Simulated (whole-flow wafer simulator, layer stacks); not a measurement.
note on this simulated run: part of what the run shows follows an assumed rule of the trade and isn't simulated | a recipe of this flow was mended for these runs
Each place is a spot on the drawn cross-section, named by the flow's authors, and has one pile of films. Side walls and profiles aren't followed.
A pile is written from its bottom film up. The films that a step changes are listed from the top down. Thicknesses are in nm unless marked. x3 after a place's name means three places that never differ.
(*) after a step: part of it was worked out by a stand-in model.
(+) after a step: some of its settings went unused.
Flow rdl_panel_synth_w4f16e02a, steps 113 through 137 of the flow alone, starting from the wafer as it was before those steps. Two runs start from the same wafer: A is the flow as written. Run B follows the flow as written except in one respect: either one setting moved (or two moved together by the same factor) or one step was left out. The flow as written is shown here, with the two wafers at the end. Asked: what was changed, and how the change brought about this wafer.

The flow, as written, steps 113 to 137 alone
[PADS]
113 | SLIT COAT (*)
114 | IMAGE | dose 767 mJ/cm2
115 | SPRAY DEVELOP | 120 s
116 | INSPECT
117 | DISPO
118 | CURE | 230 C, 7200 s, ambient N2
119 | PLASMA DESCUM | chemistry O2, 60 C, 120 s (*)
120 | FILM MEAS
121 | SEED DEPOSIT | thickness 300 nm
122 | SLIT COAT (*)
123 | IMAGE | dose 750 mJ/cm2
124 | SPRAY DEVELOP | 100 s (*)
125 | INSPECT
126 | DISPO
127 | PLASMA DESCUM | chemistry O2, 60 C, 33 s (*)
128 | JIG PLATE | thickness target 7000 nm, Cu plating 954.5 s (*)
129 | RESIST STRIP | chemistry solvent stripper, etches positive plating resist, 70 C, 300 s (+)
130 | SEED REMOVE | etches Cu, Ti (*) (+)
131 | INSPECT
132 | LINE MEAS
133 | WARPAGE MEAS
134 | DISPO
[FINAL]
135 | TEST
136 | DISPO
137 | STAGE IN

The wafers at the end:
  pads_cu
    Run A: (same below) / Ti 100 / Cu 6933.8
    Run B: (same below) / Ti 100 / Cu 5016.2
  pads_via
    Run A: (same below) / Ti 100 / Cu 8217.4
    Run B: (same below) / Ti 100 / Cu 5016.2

Cause: step 128, JIG PLATE: Cu plating 693.9 s was run, though the flow has Cu plating 954.5 s.

The path from the change to this, step by step:
  128 | JIG PLATE | thickness target 7000 nm, Cu plating 954.5 s (*)
      pads_cu, pads_land: A +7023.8 Cu | B +5106.2 Cu
      pads_via: A +8307.4 Cu | B +5106.2 Cu
